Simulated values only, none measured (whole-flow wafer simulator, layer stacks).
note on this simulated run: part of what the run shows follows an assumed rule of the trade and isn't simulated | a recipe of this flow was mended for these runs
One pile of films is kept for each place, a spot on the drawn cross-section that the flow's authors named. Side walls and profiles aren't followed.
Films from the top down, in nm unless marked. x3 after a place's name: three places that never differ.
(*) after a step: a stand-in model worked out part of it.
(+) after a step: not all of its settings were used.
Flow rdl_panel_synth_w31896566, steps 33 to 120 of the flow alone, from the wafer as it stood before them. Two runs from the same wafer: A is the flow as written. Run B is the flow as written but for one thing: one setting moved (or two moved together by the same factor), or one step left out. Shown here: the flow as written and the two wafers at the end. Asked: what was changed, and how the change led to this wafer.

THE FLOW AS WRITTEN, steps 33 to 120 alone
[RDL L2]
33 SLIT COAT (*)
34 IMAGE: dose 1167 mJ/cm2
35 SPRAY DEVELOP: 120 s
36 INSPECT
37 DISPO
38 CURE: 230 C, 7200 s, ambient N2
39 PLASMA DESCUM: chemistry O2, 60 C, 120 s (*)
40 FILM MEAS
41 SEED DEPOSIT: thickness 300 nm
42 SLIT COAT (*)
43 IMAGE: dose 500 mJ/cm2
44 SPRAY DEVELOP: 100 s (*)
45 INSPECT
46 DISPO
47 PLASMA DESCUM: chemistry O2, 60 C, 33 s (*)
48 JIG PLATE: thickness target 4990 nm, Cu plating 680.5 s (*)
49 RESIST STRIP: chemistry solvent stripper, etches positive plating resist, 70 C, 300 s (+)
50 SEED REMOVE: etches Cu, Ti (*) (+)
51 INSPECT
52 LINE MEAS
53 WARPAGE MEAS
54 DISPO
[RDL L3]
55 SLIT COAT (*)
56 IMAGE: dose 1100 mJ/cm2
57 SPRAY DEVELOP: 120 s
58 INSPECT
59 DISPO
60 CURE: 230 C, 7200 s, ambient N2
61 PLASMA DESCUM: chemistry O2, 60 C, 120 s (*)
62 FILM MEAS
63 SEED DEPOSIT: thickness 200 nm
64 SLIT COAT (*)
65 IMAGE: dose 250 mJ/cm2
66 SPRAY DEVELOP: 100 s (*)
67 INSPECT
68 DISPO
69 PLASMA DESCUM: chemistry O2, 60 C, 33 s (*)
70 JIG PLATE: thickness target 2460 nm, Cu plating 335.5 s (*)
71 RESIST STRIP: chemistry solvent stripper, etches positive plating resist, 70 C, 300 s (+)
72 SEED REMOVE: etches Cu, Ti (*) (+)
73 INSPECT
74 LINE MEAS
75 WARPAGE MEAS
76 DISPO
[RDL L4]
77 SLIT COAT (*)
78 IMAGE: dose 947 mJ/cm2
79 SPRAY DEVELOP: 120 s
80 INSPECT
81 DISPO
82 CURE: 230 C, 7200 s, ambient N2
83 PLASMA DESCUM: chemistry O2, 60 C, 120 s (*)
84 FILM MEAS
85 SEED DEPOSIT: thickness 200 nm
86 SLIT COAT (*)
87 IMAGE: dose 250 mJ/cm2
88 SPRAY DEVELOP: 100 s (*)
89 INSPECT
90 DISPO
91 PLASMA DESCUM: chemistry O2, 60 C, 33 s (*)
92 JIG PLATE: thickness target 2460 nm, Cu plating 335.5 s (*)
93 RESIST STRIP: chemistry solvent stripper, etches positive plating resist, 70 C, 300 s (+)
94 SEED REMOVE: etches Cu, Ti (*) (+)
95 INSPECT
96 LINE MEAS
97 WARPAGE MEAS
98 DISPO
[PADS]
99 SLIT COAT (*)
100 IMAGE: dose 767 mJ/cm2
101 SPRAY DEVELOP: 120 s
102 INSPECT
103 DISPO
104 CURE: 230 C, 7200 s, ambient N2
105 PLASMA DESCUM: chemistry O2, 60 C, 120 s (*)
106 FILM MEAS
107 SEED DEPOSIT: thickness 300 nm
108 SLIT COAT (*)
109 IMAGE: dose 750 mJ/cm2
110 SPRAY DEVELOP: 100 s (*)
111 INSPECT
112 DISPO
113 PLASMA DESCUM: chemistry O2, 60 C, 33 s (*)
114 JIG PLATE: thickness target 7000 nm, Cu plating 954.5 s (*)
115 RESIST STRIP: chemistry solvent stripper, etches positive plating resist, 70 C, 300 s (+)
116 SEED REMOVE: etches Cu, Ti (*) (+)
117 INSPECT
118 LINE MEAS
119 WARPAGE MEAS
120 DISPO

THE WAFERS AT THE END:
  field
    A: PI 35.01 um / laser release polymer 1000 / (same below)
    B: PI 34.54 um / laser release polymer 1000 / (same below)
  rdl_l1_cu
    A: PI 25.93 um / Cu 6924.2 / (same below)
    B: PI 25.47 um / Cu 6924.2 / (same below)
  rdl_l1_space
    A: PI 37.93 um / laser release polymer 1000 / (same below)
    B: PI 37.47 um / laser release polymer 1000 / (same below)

The cause: step 48, JIG PLATE: Cu plating 476.3 s was run, where the flow has Cu plating 680.5 s.

How the change led to this, step by step:
  48 JIG PLATE: thickness target 4990 nm, Cu plating 680.5 s (*)
      rdl_l2_cu, rdl_l2_land, rdl_l2_via, rdl_l2_rim, rdl_l3_land, rdl_l3_via: A Cu +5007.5 | B Cu +3504.9
  55 SLIT COAT (*)
      rdl_l2_space: A PI +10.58 um | B PI +9361.8
      rdl_l2_via: A PI +10.74 um (new film) | B PI +9934.6 (new film)
      (and at 18 more places)
  64 SLIT COAT (*)
      rdl_l3_cu, rdl_l3_space: A ILINE-POS-THICK-GRADE-A +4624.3 (new film) | B ILINE-POS-THICK-GRADE-A +4520 (new film)
      rdl_l2_cu: A ILINE-POS-THICK-GRADE-A +5291.3 (new film) | B ILINE-POS-THICK-GRADE-A +5181.4 (new film)
      (and at 5 more places)
  66 SPRAY DEVELOP: 100 s (*)
      rdl_l3_cu: A ILINE-POS-THICK-GRADE-A -4624.3 (all of it) | B ILINE-POS-THICK-GRADE-A -4520 (all of it)
      rdl_l3_land: A ILINE-POS-THICK-GRADE-A -2880.1 (all of it) | B ILINE-POS-THICK-GRADE-A -2977.1 (all of it)
  71 RESIST STRIP: chemistry solvent stripper, etches positive plating resist, 70 C, 300 s (+)
      rdl_l2_cu: A ILINE-POS-THICK-GRADE-A -5261.6 (all of it) | B ILINE-POS-THICK-GRADE-A -5151.7 (all of it)
      rdl_l2_space: A ILINE-POS-THICK-GRADE-A -5594.9 (all of it) | B ILINE-POS-THICK-GRADE-A -5397.6 (all of it)
      (and at 4 more places)
  77 SLIT COAT (*)
      rdl_l2_space: A PI +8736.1 | B PI +8538.7
      rdl_l1_rim: A PI +8189.4 | B PI +7947.4
      (and at 3 more places)
  86 SLIT COAT (*)
      rdl_l2_via: A ILINE-POS-THICK-GRADE-A +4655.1 (new film) | B ILINE-POS-THICK-GRADE-A +4826.2 (new film)
  93 RESIST STRIP: chemistry solvent stripper, etches positive plating resist, 70 C, 300 s (+)
      rdl_l2_via: A ILINE-POS-THICK-GRADE-A -4625.4 (all of it) | B ILINE-POS-THICK-GRADE-A -4796.5 (all of it)
  99 SLIT COAT (*)
      rdl_l2_via: A PI +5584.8 | B PI +5741.2
  108 SLIT COAT (*)
      rdl_l2_cu, rdl_l2_space: A ILINE-POS-THICK-GRADE-A +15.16 um (new film) | B ILINE-POS-THICK-GRADE-A +15.1 um (new film)
      rdl_l1_rim: A ILINE-POS-THICK-GRADE-A +14.98 um (new film) | B ILINE-POS-THICK-GRADE-A +14.97 um (new film)
      (and at 6 more places)
  115 RESIST STRIP: chemistry solvent stripper, etches positive plating resist, 70 C, 300 s (+)
      rdl_l2_cu, rdl_l2_space: A ILINE-POS-THICK-GRADE-A -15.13 um (all of it) | B ILINE-POS-THICK-GRADE-A -15.07 um (all of it)
      rdl_l1_space: A ILINE-POS-THICK-GRADE-A -14.98 um (all of it) | B ILINE-POS-THICK-GRADE-A -14.99 um (all of it)
      (and at 7 more places)
